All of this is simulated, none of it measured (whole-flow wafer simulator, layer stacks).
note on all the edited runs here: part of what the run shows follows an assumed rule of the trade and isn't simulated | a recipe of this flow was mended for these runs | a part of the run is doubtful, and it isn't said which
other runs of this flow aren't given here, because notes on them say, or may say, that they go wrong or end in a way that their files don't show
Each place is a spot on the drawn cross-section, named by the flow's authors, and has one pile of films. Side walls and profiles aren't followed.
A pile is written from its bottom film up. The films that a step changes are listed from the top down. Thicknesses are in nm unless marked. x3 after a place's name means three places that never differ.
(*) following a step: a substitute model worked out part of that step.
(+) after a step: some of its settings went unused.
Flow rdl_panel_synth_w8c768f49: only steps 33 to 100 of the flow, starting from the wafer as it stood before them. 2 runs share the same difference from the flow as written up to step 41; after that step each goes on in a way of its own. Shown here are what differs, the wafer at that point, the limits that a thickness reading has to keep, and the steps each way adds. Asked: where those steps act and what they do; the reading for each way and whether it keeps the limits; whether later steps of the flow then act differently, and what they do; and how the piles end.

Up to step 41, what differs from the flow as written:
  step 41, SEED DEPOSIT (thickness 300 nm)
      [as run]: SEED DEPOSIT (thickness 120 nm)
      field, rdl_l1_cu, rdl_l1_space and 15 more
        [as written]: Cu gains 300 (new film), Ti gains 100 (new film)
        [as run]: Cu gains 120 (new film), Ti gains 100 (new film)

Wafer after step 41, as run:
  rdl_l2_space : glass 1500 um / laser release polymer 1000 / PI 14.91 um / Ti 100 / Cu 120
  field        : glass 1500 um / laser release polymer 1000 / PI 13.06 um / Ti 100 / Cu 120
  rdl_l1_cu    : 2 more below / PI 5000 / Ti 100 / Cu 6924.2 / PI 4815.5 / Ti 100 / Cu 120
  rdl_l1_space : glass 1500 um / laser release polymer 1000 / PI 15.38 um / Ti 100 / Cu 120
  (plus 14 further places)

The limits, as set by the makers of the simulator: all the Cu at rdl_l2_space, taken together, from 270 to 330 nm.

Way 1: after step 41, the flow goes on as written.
  Reading after step 41: 120 nm, not within the limits.
  Steps further on in the flow that do not act as written (3 more steps, not shown, differ only slightly: by at most 2% or 0.5 nm, whichever is larger):
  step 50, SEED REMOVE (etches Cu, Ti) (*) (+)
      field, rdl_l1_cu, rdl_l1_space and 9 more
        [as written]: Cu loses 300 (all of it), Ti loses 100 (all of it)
        [this way]: Cu loses 120 (all of it), Ti loses 100 (all of it)
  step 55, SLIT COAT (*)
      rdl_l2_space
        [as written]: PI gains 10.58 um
        [this way]: PI gains 10.44 um
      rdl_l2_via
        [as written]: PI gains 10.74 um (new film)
        [this way]: PI gains 10.72 um (new film)
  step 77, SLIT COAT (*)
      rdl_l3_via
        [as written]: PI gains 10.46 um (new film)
        [this way]: PI gains 10.48 um (new film)
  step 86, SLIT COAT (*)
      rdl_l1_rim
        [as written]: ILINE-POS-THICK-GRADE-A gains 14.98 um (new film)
        [this way]: ILINE-POS-THICK-GRADE-A gains 14.97 um (new film)
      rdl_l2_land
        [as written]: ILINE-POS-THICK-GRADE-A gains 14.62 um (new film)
        [this way]: ILINE-POS-THICK-GRADE-A gains 14.63 um (new film)
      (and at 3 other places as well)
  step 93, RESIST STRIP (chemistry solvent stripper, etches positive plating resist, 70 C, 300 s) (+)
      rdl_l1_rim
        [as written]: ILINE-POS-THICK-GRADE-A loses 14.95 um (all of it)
        [this way]: ILINE-POS-THICK-GRADE-A loses 14.94 um (all of it)
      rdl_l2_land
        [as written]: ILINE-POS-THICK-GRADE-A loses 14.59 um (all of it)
        [this way]: ILINE-POS-THICK-GRADE-A loses 14.6 um (all of it)
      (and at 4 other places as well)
  At rdl_l2_cu, rdl_l2_land, rdl_l2_via, rdl_l2_rim, rdl_l3_land, rdl_l3_via, the piles at the end differ from the flow's by more than 2% or 0.5 nm, whichever is larger.
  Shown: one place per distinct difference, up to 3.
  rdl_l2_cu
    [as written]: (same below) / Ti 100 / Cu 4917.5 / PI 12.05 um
    [this way]: (same below) / Ti 100 / Cu 4737.5 / PI 12.09 um
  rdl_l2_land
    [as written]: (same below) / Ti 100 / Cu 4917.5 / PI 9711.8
    [this way]: (same below) / Ti 100 / Cu 4737.5 / PI 9728.6
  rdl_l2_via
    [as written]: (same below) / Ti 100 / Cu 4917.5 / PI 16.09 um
    [this way]: (same below) / Ti 100 / Cu 4737.5 / PI 16.09 um

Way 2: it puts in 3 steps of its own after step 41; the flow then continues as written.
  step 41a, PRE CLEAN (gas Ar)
      does not change any film at any place that is followed
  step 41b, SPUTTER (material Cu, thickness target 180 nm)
      field, rdl_l1_cu, rdl_l1_space and 15 more
        Cu gains 180
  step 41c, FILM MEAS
      does not change any film at any place that is followed
  Reading after step 41c: 300 nm, inside the limits.
  Later steps of the flow that are run all act as written at every place that is followed.
  The piles end the same as the flow's at every place that both follow.

The limits are kept by: way 2. They are not kept by: way 1.
